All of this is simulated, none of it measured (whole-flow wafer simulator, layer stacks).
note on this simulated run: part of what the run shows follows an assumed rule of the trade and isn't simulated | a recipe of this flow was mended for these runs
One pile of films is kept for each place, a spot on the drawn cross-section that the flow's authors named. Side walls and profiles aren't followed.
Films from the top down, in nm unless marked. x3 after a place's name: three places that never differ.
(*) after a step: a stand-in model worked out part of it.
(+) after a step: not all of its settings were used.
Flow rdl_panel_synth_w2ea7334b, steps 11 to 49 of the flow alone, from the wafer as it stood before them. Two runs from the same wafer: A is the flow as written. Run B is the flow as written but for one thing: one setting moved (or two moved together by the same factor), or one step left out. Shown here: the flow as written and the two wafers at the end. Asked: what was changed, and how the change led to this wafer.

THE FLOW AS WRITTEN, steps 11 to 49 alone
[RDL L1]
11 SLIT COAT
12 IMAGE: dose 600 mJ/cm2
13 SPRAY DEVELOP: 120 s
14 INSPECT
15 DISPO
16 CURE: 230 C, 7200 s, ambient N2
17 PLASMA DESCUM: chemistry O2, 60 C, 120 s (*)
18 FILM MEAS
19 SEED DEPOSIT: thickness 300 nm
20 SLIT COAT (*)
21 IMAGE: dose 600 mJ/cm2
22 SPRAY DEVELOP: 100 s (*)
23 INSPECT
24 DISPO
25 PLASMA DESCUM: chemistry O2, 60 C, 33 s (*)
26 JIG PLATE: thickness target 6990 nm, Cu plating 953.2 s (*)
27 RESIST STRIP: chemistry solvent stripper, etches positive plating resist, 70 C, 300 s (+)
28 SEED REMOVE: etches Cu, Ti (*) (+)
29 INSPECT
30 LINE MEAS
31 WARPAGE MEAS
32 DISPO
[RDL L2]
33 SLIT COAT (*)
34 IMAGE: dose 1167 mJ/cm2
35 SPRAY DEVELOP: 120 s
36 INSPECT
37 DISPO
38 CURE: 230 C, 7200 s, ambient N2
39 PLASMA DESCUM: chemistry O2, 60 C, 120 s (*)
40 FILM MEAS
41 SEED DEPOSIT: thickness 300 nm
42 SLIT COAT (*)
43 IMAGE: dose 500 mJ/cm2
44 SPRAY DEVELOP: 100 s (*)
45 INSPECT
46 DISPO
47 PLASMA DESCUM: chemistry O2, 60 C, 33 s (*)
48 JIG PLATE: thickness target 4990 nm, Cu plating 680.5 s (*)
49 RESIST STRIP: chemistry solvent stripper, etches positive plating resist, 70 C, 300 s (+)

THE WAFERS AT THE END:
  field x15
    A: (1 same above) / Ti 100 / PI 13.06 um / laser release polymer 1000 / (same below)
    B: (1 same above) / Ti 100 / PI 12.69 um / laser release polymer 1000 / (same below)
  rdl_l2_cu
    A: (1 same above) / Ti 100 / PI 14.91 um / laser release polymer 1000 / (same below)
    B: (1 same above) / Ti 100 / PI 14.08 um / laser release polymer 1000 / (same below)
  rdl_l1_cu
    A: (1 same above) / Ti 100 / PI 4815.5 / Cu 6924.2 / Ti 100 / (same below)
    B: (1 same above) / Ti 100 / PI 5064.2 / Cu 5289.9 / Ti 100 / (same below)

The cause: step 26, JIG PLATE: Cu plating 731.1 s was run, where the flow has Cu plating 953.2 s.

How the change led to this, step by step:
  26 JIG PLATE: thickness target 6990 nm, Cu plating 953.2 s (*)
      rdl_l1_cu, rdl_l1_via, rdl_l1_rim, rdl_l2_land, rdl_l2_via: A Cu +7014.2 | B Cu +5379.9
  33 SLIT COAT (*)
      rdl_l1_space: A PI +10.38 um | B PI +9271
      field x15, rdl_l2_rim x3: A PI +8062.5 | B PI +7685.6
      (and at 5 more places)
  42 SLIT COAT (*)
      rdl_l2_cu, rdl_l2_space: A ILINE-POS-THICK-GRADE-A +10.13 um (new film) | B ILINE-POS-THICK-GRADE-A +9930.6 (new film)
      rdl_l1_space: A ILINE-POS-THICK-GRADE-A +10.52 um (new film) | B ILINE-POS-THICK-GRADE-A +10.3 um (new film)
      (and at 3 more places)
  44 SPRAY DEVELOP: 100 s (*)
      rdl_l2_cu: A ILINE-POS-THICK-GRADE-A -10.13 um (all of it) | B ILINE-POS-THICK-GRADE-A -9930.6 (all of it)
      rdl_l2_land: A ILINE-POS-THICK-GRADE-A -7139.5 (all of it) | B ILINE-POS-THICK-GRADE-A -7363.4 (all of it)
      (and at 1 more place)
  49 RESIST STRIP: chemistry solvent stripper, etches positive plating resist, 70 C, 300 s (+)
      rdl_l2_space: A ILINE-POS-THICK-GRADE-A -10.1 um (all of it) | B ILINE-POS-THICK-GRADE-A -9900.9 (all of it)
      rdl_l1_space: A ILINE-POS-THICK-GRADE-A -10.49 um (all of it) | B ILINE-POS-THICK-GRADE-A -10.27 um (all of it)
      (and at 1 more place)
